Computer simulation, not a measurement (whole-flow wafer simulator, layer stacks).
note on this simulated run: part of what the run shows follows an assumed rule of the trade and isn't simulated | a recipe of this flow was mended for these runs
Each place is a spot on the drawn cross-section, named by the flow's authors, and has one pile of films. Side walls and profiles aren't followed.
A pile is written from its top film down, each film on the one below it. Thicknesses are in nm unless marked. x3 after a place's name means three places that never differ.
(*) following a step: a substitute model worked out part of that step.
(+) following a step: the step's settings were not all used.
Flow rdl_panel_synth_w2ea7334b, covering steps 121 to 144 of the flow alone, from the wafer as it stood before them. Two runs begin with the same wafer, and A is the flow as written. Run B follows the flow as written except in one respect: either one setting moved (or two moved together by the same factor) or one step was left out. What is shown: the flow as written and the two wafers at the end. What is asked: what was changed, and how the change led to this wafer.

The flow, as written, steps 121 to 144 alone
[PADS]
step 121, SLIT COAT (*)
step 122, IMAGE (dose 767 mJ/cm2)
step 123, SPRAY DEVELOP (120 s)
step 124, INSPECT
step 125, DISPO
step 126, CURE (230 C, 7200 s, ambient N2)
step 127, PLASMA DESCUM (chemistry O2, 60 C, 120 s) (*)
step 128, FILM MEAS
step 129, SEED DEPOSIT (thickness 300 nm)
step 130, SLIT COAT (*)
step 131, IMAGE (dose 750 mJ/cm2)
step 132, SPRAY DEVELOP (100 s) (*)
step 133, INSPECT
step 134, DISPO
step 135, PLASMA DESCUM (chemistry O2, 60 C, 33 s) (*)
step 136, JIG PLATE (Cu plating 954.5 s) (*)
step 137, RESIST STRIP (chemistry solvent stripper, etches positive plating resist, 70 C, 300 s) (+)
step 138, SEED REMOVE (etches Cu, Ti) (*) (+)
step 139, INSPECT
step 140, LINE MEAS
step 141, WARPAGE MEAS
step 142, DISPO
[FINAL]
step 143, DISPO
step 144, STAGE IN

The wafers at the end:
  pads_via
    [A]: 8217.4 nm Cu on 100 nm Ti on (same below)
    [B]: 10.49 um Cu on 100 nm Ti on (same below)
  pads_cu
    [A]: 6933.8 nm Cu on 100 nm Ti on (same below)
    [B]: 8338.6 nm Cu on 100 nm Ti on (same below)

What caused this: step 136, JIG PLATE: Cu plating 1145 s was run, whereas the flow has Cu plating 954.5 s.

Step by step, how the change led to this:
  step 136, JIG PLATE (Cu plating 954.5 s) (*)
      pads_via: A Cu gains 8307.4 | B Cu gains 10.58 um
      pads_cu, pads_land: A Cu gains 7023.8 | B Cu gains 8428.6
